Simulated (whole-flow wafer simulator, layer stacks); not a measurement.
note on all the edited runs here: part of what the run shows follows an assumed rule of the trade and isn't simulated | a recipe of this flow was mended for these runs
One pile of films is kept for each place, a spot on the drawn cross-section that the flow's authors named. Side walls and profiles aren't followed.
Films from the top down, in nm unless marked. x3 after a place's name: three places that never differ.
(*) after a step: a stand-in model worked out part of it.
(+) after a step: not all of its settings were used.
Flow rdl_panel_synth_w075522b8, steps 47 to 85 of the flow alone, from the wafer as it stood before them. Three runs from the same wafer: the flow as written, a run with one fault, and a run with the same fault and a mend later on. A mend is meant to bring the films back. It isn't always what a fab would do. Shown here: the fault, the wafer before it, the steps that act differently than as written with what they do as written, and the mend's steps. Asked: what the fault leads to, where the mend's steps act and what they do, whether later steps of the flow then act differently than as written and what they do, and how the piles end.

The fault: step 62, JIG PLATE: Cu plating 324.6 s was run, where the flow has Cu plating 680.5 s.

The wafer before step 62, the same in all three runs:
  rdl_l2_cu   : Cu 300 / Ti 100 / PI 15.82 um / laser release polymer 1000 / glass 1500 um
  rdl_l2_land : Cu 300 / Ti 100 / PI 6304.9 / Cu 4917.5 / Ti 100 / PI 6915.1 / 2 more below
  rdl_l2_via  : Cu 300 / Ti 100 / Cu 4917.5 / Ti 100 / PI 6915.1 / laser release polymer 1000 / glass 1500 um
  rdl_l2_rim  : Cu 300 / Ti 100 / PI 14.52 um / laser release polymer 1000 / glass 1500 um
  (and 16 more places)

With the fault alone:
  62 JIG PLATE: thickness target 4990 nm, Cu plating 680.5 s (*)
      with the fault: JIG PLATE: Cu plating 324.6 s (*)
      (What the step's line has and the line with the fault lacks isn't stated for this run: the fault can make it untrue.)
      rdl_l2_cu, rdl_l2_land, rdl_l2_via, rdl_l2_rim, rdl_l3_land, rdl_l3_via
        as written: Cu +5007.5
        with the fault: Cu +2388.6
  Later steps of the flow that act differently than as written:
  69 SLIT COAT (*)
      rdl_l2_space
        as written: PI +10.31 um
        with the fault: PI +8249.4
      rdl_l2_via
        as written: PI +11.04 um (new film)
        with the fault: PI +9729.7 (new film)
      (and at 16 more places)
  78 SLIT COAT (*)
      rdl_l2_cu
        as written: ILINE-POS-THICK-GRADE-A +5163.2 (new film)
        with the fault: ILINE-POS-THICK-GRADE-A +4997.3 (new film)
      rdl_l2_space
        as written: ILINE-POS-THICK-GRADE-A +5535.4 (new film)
        with the fault: ILINE-POS-THICK-GRADE-A +5178.5 (new film)
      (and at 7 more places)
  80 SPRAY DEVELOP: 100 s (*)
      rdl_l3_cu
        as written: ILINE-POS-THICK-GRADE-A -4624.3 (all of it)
        with the fault: ILINE-POS-THICK-GRADE-A -4434.4 (all of it)
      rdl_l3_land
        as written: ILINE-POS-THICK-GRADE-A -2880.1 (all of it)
        with the fault: ILINE-POS-THICK-GRADE-A -3062.6 (all of it)
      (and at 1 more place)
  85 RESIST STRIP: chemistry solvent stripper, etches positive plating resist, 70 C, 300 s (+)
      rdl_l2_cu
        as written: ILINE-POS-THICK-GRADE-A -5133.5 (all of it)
        with the fault: ILINE-POS-THICK-GRADE-A -4967.6 (all of it)
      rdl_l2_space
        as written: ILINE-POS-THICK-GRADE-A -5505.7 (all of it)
        with the fault: ILINE-POS-THICK-GRADE-A -5148.8 (all of it)
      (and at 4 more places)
  At the end the piles differ from the flow's by more than 2% or 0.5 nm, whichever is larger, at field x3, far_pads_cu, rdl_l1_cu and 15 more.
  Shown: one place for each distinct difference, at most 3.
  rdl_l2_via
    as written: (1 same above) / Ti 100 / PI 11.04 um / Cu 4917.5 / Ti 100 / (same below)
    with the fault: (1 same above) / Ti 100 / PI 9729.7 / Cu 2298.6 / Ti 100 / (same below)
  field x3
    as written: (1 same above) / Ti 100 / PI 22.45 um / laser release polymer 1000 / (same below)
    with the fault: (1 same above) / Ti 100 / PI 21.66 um / laser release polymer 1000 / (same below)
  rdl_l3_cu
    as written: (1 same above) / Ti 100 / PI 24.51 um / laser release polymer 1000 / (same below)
    with the fault: (1 same above) / Ti 100 / PI 22.6 um / laser release polymer 1000 / (same below)

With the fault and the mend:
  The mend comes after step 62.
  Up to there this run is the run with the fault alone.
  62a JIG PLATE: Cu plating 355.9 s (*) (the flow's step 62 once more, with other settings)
      rdl_l2_cu, rdl_l2_land, rdl_l2_via, rdl_l2_rim, rdl_l3_land, rdl_l3_via
        Cu +2618.9
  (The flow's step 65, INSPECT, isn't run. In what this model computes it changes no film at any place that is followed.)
  No later step of the flow acts differently than as written at any place that is followed.
  At the end the piles are the same as the flow's at every place that both follow.
